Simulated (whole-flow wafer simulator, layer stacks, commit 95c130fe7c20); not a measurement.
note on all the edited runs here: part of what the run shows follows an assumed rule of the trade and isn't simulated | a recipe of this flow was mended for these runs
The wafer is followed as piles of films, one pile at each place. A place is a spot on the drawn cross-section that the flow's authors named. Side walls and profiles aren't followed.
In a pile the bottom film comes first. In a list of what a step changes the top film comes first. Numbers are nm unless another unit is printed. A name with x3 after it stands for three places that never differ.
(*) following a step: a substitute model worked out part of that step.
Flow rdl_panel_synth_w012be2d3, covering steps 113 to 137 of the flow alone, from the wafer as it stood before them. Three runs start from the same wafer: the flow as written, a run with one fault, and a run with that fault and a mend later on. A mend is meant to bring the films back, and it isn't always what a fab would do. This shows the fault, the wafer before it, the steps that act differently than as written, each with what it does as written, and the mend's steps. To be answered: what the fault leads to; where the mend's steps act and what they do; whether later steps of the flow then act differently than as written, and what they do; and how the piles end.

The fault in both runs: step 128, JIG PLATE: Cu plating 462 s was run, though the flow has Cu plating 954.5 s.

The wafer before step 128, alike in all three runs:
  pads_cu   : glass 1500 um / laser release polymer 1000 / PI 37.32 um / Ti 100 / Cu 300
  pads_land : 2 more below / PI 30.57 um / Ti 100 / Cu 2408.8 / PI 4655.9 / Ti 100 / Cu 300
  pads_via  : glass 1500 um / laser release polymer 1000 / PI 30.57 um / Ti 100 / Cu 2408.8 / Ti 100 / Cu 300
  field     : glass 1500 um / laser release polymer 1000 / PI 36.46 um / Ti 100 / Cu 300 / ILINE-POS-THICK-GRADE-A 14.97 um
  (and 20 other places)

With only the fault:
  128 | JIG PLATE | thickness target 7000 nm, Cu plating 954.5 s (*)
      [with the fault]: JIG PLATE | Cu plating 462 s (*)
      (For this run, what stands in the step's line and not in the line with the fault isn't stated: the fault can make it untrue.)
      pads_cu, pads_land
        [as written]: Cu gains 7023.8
        [with the fault]: Cu gains 3399.7
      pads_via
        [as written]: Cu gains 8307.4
        [with the fault]: Cu gains 3399.7
  None of the later steps of the flow acts differently than as written at any place that is followed.
  The piles end different from the flow's at pads_cu, pads_land, pads_via by more than 2% or 0.5 nm, whichever is larger.
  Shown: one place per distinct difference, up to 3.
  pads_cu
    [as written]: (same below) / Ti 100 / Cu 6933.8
    [with the fault]: (same below) / Ti 100 / Cu 3309.7
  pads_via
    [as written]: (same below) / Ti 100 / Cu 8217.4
    [with the fault]: (same below) / Ti 100 / Cu 3309.7

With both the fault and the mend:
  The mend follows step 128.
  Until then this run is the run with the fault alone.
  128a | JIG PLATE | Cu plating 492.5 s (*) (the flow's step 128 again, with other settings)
      pads_cu, pads_land
        Cu gains 3624.1
      pads_via
        Cu gains 4907.8
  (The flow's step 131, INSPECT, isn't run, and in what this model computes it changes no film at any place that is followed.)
  None of the later steps of the flow acts differently than as written at any place that is followed.
  At every place that both follow, the piles at the end match the flow's.
